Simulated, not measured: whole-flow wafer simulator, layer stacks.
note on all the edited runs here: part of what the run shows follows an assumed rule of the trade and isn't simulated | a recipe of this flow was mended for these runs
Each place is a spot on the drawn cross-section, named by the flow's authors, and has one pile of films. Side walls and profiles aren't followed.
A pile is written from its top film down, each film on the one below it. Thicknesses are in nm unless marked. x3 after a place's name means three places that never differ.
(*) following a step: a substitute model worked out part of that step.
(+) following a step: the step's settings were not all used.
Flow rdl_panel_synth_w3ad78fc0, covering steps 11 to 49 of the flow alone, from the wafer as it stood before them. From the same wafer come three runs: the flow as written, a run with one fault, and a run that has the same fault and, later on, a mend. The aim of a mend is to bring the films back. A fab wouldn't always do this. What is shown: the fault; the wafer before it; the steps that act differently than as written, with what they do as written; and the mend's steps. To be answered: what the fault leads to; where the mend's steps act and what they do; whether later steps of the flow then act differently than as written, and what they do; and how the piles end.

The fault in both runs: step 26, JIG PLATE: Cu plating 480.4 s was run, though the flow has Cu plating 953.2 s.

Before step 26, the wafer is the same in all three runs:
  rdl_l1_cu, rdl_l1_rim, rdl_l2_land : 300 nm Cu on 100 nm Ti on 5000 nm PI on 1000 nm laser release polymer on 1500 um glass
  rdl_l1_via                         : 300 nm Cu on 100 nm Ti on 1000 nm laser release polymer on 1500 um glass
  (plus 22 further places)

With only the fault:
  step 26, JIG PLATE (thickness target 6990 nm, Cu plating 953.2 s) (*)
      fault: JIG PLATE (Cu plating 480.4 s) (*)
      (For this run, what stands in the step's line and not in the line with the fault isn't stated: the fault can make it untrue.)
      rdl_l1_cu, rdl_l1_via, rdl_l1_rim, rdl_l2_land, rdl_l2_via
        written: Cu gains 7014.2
        fault: Cu gains 3535.1
  Later steps of the flow acting differently than as written:
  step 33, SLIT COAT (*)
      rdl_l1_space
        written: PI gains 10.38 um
        fault: PI gains 8041.8
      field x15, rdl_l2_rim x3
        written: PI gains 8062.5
        fault: PI gains 7270.1
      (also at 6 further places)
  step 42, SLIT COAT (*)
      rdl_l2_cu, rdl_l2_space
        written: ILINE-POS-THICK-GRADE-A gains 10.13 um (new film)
        fault: ILINE-POS-THICK-GRADE-A gains 9694.3 (new film)
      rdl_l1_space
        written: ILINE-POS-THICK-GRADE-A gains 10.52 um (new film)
        fault: ILINE-POS-THICK-GRADE-A gains 10.03 um (new film)
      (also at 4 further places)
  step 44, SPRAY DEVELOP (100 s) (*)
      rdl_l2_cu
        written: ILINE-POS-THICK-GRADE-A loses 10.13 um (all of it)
        fault: ILINE-POS-THICK-GRADE-A loses 9694.3 (all of it)
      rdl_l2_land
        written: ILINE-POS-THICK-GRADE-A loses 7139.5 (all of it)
        fault: ILINE-POS-THICK-GRADE-A loses 7632.6 (all of it)
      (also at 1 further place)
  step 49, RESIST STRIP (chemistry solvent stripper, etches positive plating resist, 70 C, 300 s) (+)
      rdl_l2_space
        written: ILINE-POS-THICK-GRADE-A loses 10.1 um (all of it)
        fault: ILINE-POS-THICK-GRADE-A loses 9664.6 (all of it)
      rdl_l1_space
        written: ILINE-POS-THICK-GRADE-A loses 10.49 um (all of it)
        fault: ILINE-POS-THICK-GRADE-A loses 10 um (all of it)
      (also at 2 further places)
  The piles end different from the flow's at field x15, rdl_l1_cu, rdl_l1_space and 9 more by more than 2% or 0.5 nm, whichever is larger.
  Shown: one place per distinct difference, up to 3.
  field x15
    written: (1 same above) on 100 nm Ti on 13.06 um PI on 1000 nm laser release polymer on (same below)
    fault: (1 same above) on 100 nm Ti on 12.27 um PI on 1000 nm laser release polymer on (same below)
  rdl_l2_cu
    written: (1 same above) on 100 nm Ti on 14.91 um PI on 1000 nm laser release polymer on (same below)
    fault: (1 same above) on 100 nm Ti on 13.18 um PI on 1000 nm laser release polymer on (same below)
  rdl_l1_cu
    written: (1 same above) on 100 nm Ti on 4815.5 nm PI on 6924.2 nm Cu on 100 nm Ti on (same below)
    fault: (1 same above) on 100 nm Ti on 5351.5 nm PI on 3445.1 nm Cu on 100 nm Ti on (same below)

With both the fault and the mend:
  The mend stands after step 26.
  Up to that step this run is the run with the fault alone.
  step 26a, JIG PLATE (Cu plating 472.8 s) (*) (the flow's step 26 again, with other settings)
      rdl_l1_cu, rdl_l1_via, rdl_l1_rim, rdl_l2_land, rdl_l2_via
        Cu gains 3479.2
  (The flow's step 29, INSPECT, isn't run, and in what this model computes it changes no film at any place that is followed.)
  None of the later steps of the flow acts differently than as written at any place that is followed.
  The piles end the same as the flow's at every place that both follow.
